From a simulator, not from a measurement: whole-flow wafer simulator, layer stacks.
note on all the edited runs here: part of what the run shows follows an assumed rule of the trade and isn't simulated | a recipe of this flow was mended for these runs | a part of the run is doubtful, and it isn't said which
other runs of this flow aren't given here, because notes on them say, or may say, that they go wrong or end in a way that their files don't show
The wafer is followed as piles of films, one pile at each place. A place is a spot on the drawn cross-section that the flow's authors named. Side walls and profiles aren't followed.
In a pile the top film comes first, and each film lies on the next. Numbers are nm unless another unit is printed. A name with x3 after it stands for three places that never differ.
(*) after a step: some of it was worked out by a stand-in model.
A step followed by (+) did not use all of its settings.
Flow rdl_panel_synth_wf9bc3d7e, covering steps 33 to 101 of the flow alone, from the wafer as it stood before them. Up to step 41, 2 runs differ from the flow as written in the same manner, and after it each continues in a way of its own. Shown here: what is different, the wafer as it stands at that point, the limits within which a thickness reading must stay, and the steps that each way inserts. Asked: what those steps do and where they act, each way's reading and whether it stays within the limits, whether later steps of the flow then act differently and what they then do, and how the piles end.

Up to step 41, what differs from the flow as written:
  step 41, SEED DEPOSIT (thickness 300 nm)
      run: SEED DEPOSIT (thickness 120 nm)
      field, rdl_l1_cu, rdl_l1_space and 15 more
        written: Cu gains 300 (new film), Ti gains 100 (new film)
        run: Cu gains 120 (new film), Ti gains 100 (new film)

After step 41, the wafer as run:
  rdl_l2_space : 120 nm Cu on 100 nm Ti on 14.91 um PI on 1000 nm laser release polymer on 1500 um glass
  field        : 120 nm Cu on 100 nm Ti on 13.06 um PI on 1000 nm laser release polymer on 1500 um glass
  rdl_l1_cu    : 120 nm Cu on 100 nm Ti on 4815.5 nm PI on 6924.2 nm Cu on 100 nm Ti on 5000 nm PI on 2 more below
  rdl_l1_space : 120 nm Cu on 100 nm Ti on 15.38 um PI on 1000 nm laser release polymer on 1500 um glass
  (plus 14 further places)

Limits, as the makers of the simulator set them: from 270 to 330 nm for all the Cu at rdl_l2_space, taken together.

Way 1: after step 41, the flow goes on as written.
  The reading taken after step 41 is 120 nm, which is outside the limits.
  Later steps of the flow acting differently than as written (3 other steps are not shown; they differ only slightly, by no more than 2% or 0.5 nm, whichever is larger):
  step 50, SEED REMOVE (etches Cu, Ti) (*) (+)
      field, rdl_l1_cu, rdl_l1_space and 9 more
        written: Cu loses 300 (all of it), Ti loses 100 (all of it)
        way: Cu loses 120 (all of it), Ti loses 100 (all of it)
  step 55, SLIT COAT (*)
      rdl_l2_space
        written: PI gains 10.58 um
        way: PI gains 10.44 um
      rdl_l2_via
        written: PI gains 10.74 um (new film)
        way: PI gains 10.72 um (new film)
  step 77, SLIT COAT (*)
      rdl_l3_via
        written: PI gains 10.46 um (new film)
        way: PI gains 10.48 um (new film)
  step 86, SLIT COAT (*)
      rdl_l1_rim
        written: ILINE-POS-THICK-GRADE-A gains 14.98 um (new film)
        way: ILINE-POS-THICK-GRADE-A gains 14.97 um (new film)
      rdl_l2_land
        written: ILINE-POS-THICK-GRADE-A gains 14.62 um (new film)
        way: ILINE-POS-THICK-GRADE-A gains 14.63 um (new film)
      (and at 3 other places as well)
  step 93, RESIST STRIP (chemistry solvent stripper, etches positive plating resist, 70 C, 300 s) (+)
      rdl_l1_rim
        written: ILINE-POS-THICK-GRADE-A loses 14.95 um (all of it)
        way: ILINE-POS-THICK-GRADE-A loses 14.94 um (all of it)
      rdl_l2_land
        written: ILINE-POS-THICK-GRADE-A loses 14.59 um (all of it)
        way: ILINE-POS-THICK-GRADE-A loses 14.6 um (all of it)
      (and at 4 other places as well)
  The piles end different from the flow's at rdl_l2_cu, rdl_l2_land, rdl_l2_via, rdl_l2_rim, rdl_l3_land, rdl_l3_via by more than 2% or 0.5 nm, whichever is larger.
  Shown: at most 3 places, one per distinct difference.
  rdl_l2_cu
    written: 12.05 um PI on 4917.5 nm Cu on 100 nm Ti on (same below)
    way: 12.09 um PI on 4737.5 nm Cu on 100 nm Ti on (same below)
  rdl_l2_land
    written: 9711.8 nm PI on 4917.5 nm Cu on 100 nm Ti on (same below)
    way: 9728.6 nm PI on 4737.5 nm Cu on 100 nm Ti on (same below)
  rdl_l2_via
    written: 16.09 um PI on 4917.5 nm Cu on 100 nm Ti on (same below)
    way: 16.09 um PI on 4737.5 nm Cu on 100 nm Ti on (same below)

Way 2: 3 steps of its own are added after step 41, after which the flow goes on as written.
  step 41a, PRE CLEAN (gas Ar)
      leaves every film unchanged at each place that is followed
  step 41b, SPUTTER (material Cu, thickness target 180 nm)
      field, rdl_l1_cu, rdl_l1_space and 15 more
        Cu gains 180
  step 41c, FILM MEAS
      leaves every film unchanged at each place that is followed
  The reading taken after step 41c is 300 nm, which is within the limits.
  Every later step of the flow that is run acts as written at every place that is followed.
  The piles end the same as the flow's at every place that both follow.

Keeping within the limits: way 2. Outside them: way 1.
